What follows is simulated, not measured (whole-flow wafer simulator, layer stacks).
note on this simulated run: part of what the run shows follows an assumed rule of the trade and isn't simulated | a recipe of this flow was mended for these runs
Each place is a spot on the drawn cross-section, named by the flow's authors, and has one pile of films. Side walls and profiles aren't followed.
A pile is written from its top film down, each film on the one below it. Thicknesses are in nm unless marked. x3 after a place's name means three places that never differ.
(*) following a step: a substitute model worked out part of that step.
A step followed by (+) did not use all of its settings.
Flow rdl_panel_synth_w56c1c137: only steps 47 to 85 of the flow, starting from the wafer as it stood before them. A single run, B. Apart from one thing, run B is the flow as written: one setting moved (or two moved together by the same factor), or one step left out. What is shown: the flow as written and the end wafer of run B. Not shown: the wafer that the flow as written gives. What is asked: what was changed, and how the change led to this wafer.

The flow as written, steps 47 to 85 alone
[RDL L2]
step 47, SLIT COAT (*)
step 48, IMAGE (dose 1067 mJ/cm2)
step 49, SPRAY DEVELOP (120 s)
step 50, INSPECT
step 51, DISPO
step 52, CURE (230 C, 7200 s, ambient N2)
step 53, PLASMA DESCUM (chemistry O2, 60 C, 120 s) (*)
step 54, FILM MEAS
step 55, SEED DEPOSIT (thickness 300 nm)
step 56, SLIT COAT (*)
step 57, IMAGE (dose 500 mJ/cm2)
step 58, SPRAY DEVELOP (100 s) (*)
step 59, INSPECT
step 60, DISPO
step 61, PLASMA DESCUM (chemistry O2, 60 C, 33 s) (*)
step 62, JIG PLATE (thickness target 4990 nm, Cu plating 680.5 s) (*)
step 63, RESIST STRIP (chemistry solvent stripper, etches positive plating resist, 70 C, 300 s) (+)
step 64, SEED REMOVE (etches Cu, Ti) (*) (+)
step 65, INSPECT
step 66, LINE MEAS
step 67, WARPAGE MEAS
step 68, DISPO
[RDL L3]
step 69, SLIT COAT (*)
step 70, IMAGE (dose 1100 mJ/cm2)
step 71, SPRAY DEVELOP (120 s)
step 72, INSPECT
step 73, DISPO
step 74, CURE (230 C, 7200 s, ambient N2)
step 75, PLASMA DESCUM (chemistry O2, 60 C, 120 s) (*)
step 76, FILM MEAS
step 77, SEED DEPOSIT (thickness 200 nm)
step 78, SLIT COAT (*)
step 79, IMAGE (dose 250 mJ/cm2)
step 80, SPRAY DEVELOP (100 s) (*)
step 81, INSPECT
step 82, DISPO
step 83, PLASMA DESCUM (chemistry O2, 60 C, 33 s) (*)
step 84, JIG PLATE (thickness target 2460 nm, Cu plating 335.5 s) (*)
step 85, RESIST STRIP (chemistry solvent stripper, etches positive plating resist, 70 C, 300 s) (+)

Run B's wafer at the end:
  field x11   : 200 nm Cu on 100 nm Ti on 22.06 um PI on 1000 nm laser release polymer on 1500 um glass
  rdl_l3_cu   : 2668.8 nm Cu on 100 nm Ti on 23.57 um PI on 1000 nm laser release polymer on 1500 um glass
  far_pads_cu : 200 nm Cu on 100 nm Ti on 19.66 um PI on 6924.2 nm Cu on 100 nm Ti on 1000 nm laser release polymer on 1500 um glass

The reason: step 62, JIG PLATE: Cu plating 509.7 s was run, while the flow as written has Cu plating 680.5 s.

How this came from the change, step by step:
  step 62, JIG PLATE (thickness target 4990 nm, Cu plating 680.5 s) (*)
      rdl_l2_cu, rdl_l2_land, rdl_l2_via, rdl_l2_rim, rdl_l3_land, rdl_l3_via: +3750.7 Cu (it would be, as written: +5007.5 Cu)
  step 69, SLIT COAT (*)
      rdl_l2_space: +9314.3 PI (it would be, as written: +10.31 um PI)
      field x11, rdl_l4_land x2: +7546.6 PI (it would be, as written: +7936.4 PI)
      (as well as at 12 more places)
  step 78, SLIT COAT (*)
      rdl_l2_space: +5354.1 ILINE-POS-THICK-GRADE-A (new film) (it would be, as written: +5535.4 ILINE-POS-THICK-GRADE-A (new film))
      rdl_l1_rim: +4919.6 ILINE-POS-THICK-GRADE-A (new film) (it would be, as written: +5099.6 ILINE-POS-THICK-GRADE-A (new film))
      (as well as at 3 more places)
  step 80, SPRAY DEVELOP (100 s) (*)
      rdl_l3_land: -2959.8 ILINE-POS-THICK-GRADE-A (all of it) (it would be, as written: -2880.1 ILINE-POS-THICK-GRADE-A (all of it))
  step 85, RESIST STRIP (chemistry solvent stripper, etches positive plating resist, 70 C, 300 s) (+)
      rdl_l2_space: -5324.4 ILINE-POS-THICK-GRADE-A (all of it) (it would be, as written: -5505.7 ILINE-POS-THICK-GRADE-A (all of it))
      rdl_l1_rim: -4889.9 ILINE-POS-THICK-GRADE-A (all of it) (it would be, as written: -5069.9 ILINE-POS-THICK-GRADE-A (all of it))
      (as well as at 2 more places)
